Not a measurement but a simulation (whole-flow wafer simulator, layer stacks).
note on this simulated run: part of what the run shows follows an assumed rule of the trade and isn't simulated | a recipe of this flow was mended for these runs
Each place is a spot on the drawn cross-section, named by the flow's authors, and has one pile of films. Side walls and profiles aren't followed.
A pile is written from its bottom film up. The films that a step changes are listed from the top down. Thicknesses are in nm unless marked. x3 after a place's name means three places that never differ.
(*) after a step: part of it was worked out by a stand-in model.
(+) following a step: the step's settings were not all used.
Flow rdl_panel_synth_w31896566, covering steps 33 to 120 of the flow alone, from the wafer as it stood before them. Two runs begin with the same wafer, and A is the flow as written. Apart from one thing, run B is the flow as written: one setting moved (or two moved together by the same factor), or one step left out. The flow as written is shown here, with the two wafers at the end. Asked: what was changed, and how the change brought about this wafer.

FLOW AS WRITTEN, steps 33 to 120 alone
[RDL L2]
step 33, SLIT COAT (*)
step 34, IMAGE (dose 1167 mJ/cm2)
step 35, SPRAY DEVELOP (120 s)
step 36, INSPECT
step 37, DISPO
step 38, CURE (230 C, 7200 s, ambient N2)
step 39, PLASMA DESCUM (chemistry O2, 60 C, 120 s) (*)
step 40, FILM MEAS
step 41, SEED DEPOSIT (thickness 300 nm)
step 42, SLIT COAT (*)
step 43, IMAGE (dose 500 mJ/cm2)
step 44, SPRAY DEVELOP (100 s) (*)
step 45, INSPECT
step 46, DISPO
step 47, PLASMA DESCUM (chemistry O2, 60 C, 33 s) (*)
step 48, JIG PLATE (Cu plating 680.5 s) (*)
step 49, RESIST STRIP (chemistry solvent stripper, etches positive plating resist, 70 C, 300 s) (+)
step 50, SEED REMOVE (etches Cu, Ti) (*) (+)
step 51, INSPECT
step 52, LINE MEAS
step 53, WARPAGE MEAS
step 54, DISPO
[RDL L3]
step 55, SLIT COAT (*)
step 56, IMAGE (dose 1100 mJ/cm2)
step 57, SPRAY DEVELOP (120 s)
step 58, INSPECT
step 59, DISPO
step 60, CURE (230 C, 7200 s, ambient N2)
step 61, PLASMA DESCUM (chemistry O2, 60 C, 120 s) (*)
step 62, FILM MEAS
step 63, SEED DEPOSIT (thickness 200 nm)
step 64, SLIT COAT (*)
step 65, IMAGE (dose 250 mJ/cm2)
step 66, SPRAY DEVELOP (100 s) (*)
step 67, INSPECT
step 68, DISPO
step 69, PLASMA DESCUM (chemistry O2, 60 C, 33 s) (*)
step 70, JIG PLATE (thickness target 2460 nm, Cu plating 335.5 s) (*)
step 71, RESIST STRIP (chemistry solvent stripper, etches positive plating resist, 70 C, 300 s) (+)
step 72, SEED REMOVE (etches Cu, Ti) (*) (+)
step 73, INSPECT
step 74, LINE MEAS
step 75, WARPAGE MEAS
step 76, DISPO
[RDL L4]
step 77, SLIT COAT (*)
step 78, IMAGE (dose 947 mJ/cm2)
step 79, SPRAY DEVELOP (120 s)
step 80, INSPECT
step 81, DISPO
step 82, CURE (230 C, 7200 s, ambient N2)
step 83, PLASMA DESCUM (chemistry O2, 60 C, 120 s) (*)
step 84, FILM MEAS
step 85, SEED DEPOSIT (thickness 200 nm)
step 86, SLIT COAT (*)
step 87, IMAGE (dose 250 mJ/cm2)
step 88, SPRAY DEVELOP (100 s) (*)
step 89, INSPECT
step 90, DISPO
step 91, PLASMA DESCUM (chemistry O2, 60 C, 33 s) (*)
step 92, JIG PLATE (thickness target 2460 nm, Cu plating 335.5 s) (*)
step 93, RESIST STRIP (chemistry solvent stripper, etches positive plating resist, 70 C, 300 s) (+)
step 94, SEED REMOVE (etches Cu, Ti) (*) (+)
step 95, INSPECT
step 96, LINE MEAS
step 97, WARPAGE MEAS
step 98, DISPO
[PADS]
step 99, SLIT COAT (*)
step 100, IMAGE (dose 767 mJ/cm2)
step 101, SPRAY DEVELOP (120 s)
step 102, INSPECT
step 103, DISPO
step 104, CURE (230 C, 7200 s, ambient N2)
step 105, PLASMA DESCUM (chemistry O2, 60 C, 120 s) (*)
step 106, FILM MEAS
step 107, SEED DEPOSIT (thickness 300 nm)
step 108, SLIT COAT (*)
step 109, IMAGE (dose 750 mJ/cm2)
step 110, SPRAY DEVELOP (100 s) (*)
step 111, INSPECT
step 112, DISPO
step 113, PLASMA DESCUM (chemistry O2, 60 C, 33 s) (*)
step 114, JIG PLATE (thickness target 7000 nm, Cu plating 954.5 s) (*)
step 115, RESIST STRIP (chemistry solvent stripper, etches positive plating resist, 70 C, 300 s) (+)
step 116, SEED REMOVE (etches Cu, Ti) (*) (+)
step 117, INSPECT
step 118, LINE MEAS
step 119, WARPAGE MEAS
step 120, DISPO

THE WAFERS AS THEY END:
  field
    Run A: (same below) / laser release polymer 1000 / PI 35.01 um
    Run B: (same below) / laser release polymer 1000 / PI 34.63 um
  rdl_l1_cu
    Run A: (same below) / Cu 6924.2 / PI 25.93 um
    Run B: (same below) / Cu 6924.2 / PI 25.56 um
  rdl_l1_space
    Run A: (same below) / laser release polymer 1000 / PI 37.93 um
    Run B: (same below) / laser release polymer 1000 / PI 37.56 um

Cause: step 48, JIG PLATE: Cu plating 517.2 s was run, whereas the flow has Cu plating 680.5 s.

How this came from the change, step by step:
  step 48, JIG PLATE (Cu plating 680.5 s) (*)
      rdl_l2_cu, rdl_l2_land, rdl_l2_via, rdl_l2_rim, rdl_l3_land, rdl_l3_via: A +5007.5 Cu | B +3805.9 Cu
  step 55, SLIT COAT (*)
      rdl_l2_space: A +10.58 um PI | B +9602.1 PI
      field, rdl_l4_cu, rdl_l4_space and 6 more: A +7936.4 PI | B +7563.3 PI
      (as well as at 10 more places)
  step 64, SLIT COAT (*)
      rdl_l2_space: A +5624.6 ILINE-POS-THICK-GRADE-A (new film) | B +5466.3 ILINE-POS-THICK-GRADE-A (new film)
      rdl_l1_rim: A +5077.5 ILINE-POS-THICK-GRADE-A (new film) | B +4897.2 ILINE-POS-THICK-GRADE-A (new film)
      (as well as at 3 more places)
  step 66, SPRAY DEVELOP (100 s) (*)
      rdl_l3_land: A -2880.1 ILINE-POS-THICK-GRADE-A (all of it) | B -2956 ILINE-POS-THICK-GRADE-A (all of it)
  step 71, RESIST STRIP (chemistry solvent stripper, etches positive plating resist, 70 C, 300 s) (+)
      rdl_l2_space: A -5594.9 ILINE-POS-THICK-GRADE-A (all of it) | B -5436.6 ILINE-POS-THICK-GRADE-A (all of it)
      rdl_l1_rim: A -5047.8 ILINE-POS-THICK-GRADE-A (all of it) | B -4867.5 ILINE-POS-THICK-GRADE-A (all of it)
      (as well as at 2 more places)
  step 77, SLIT COAT (*)
      rdl_l1_rim: A +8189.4 PI | B +7993.9 PI
      rdl_l2_via: A +7515 PI | B +7867.3 PI
      (as well as at 2 more places)
  step 86, SLIT COAT (*)
      rdl_l2_via: A +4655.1 ILINE-POS-THICK-GRADE-A (new film) | B +4793.1 ILINE-POS-THICK-GRADE-A (new film)
  step 93, RESIST STRIP (chemistry solvent stripper, etches positive plating resist, 70 C, 300 s) (+)
      rdl_l2_via: A -4625.4 ILINE-POS-THICK-GRADE-A (all of it) | B -4763.4 ILINE-POS-THICK-GRADE-A (all of it)
  step 99, SLIT COAT (*)
      rdl_l2_via: A +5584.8 PI | B +5711.1 PI
  step 108, SLIT COAT (*)
      rdl_l2_cu, rdl_l2_space: A +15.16 um ILINE-POS-THICK-GRADE-A (new film) | B +15.11 um ILINE-POS-THICK-GRADE-A (new film)
      rdl_l1_rim: A +14.98 um ILINE-POS-THICK-GRADE-A (new film) | B +14.97 um ILINE-POS-THICK-GRADE-A (new film)
      (as well as at 6 more places)
  step 115, RESIST STRIP (chemistry solvent stripper, etches positive plating resist, 70 C, 300 s) (+)
      rdl_l2_cu, rdl_l2_space: A -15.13 um ILINE-POS-THICK-GRADE-A (all of it) | B -15.08 um ILINE-POS-THICK-GRADE-A (all of it)
      rdl_l1_rim: A -14.95 um ILINE-POS-THICK-GRADE-A (all of it) | B -14.94 um ILINE-POS-THICK-GRADE-A (all of it)
      (as well as at 6 more places)
